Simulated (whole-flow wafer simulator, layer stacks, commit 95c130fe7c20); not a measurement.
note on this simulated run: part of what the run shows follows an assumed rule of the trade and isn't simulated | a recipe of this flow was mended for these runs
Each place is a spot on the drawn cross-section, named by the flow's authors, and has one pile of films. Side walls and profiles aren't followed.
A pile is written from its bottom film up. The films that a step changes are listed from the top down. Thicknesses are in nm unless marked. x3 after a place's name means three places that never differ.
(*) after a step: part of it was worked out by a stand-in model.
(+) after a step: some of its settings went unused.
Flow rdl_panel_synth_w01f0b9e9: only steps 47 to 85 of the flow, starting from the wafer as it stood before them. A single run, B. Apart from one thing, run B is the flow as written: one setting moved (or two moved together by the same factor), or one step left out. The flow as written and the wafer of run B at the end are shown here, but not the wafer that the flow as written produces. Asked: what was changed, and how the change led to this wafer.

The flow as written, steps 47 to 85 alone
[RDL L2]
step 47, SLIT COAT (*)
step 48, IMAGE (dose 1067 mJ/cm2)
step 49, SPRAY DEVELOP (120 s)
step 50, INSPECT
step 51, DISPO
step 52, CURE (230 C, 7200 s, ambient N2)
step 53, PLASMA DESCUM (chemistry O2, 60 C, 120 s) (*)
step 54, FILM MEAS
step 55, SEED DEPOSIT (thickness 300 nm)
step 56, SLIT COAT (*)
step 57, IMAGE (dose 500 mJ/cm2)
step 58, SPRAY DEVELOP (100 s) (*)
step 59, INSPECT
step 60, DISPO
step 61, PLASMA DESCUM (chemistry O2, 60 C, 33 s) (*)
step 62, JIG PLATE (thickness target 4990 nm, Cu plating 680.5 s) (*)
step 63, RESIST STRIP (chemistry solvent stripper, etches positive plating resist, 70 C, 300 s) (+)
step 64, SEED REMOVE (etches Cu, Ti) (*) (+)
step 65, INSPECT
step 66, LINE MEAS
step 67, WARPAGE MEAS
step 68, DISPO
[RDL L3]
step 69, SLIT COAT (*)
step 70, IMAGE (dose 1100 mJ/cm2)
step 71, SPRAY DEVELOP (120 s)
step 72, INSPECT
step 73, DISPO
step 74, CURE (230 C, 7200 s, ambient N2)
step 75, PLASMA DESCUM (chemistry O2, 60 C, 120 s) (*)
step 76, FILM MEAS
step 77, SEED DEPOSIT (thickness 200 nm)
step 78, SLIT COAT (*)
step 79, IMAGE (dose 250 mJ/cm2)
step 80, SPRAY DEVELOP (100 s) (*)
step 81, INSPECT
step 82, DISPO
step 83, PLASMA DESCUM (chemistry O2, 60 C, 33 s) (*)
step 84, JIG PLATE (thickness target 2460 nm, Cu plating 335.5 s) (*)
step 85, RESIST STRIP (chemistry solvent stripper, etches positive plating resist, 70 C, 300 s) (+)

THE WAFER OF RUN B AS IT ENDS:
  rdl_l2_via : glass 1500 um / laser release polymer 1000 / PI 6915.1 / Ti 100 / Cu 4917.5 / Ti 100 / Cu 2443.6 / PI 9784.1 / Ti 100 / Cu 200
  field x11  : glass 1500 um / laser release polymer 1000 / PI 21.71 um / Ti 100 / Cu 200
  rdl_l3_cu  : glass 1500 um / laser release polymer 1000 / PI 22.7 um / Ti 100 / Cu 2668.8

The reason: step 62, JIG PLATE: Cu plating 344.3 s was run, whereas the flow has Cu plating 680.5 s.

The path from the change to this, step by step:
  step 62, JIG PLATE (thickness target 4990 nm, Cu plating 680.5 s) (*)
      rdl_l2_cu, rdl_l2_land, rdl_l2_via, rdl_l2_rim, rdl_l3_land, rdl_l3_via: Cu gains 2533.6 (in the flow as written it would be: Cu gains 5007.5)
  step 69, SLIT COAT (*)
      rdl_l2_space: PI gains 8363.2 (in the flow as written it would be: PI gains 10.31 um)
      rdl_l2_via: PI gains 9784.1 (new film) (in the flow as written it would be: PI gains 11.04 um (new film))
      (also at 24 further places)
  step 78, SLIT COAT (*)
      rdl_l2_cu: ILINE-POS-THICK-GRADE-A gains 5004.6 (new film) (in the flow as written it would be: ILINE-POS-THICK-GRADE-A gains 5163.2 (new film))
      rdl_l2_space: ILINE-POS-THICK-GRADE-A gains 5196.8 (new film) (in the flow as written it would be: ILINE-POS-THICK-GRADE-A gains 5535.4 (new film))
      (also at 7 further places)
  step 80, SPRAY DEVELOP (100 s) (*)
      rdl_l3_cu: ILINE-POS-THICK-GRADE-A loses 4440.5 (all of it) (in the flow as written it would be: ILINE-POS-THICK-GRADE-A loses 4624.3 (all of it))
      rdl_l3_land: ILINE-POS-THICK-GRADE-A loses 3050.8 (all of it) (in the flow as written it would be: ILINE-POS-THICK-GRADE-A loses 2880.1 (all of it))
      (also at 1 further place)
  step 85, RESIST STRIP (chemistry solvent stripper, etches positive plating resist, 70 C, 300 s) (+)
      rdl_l2_cu: ILINE-POS-THICK-GRADE-A loses 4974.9 (all of it) (in the flow as written it would be: ILINE-POS-THICK-GRADE-A loses 5133.5 (all of it))
      rdl_l2_space: ILINE-POS-THICK-GRADE-A loses 5167.1 (all of it) (in the flow as written it would be: ILINE-POS-THICK-GRADE-A loses 5505.7 (all of it))
      (also at 4 further places)
